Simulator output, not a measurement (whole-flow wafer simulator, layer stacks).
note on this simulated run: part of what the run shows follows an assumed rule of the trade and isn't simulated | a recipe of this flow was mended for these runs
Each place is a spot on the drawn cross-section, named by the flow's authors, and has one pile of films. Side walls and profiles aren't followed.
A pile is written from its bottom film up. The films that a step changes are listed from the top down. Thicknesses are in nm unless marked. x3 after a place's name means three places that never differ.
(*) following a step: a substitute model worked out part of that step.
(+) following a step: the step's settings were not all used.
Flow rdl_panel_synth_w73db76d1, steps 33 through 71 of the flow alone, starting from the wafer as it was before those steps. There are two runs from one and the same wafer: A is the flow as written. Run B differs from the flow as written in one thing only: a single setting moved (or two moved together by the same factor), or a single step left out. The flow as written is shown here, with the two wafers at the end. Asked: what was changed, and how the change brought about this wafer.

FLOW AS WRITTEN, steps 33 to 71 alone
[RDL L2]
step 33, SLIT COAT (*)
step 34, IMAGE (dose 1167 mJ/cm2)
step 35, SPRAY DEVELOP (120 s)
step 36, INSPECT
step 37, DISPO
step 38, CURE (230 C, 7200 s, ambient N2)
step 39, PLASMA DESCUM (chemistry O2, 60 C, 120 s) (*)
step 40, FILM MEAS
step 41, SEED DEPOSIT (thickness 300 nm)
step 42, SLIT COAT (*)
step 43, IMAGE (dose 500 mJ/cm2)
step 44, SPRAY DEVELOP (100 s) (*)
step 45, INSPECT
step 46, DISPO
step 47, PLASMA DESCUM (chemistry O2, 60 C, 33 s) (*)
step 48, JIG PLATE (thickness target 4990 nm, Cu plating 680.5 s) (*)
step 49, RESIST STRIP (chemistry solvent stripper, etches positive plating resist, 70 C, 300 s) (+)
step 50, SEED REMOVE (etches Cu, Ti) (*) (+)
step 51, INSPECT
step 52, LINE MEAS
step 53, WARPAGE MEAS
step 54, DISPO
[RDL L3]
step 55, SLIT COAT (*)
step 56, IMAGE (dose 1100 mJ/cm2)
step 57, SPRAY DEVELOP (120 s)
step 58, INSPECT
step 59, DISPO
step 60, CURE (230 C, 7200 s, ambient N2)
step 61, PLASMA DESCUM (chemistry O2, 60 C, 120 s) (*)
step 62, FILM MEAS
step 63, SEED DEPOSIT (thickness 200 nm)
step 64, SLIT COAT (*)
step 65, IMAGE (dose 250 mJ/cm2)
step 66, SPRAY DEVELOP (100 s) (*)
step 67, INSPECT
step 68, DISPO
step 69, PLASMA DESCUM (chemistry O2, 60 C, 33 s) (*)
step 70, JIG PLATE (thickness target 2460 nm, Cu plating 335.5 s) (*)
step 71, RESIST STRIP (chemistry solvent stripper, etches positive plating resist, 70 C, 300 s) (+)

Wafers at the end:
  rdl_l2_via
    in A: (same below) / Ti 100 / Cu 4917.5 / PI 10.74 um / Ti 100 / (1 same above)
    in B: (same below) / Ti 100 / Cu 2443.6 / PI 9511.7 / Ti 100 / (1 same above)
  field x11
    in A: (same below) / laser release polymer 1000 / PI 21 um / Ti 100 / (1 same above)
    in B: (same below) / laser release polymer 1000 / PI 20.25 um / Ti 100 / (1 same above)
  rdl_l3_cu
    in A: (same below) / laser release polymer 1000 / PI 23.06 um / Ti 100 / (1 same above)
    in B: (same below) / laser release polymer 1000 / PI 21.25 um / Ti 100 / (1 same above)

The reason: step 48, JIG PLATE: Cu plating 344.3 s was run, though the flow has Cu plating 680.5 s.

The path from the change to this, step by step:
  step 48, JIG PLATE (thickness target 4990 nm, Cu plating 680.5 s) (*)
      rdl_l2_cu, rdl_l2_land, rdl_l2_via, rdl_l2_rim, rdl_l3_land, rdl_l3_via: A +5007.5 Cu | B +2533.6 Cu
  step 55, SLIT COAT (*)
      rdl_l2_space: A +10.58 um PI | B +8604.6 PI
      rdl_l2_via: A +10.74 um PI (new film) | B +9511.7 PI (new film)
      (as well as at 22 more places)
  step 64, SLIT COAT (*)
      rdl_l2_cu: A +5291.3 ILINE-POS-THICK-GRADE-A (new film) | B +5128.7 ILINE-POS-THICK-GRADE-A (new film)
      rdl_l2_space: A +5624.6 ILINE-POS-THICK-GRADE-A (new film) | B +5310.9 ILINE-POS-THICK-GRADE-A (new film)
      (as well as at 7 more places)
  step 66, SPRAY DEVELOP (100 s) (*)
      rdl_l3_cu: A -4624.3 ILINE-POS-THICK-GRADE-A (all of it) | B -4440.5 ILINE-POS-THICK-GRADE-A (all of it)
      rdl_l3_land: A -2880.1 ILINE-POS-THICK-GRADE-A (all of it) | B -3050.8 ILINE-POS-THICK-GRADE-A (all of it)
      (as well as at 1 more place)
  step 71, RESIST STRIP (chemistry solvent stripper, etches positive plating resist, 70 C, 300 s) (+)
      rdl_l2_cu: A -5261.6 ILINE-POS-THICK-GRADE-A (all of it) | B -5099 ILINE-POS-THICK-GRADE-A (all of it)
      rdl_l2_space: A -5594.9 ILINE-POS-THICK-GRADE-A (all of it) | B -5281.2 ILINE-POS-THICK-GRADE-A (all of it)
      (as well as at 4 more places)
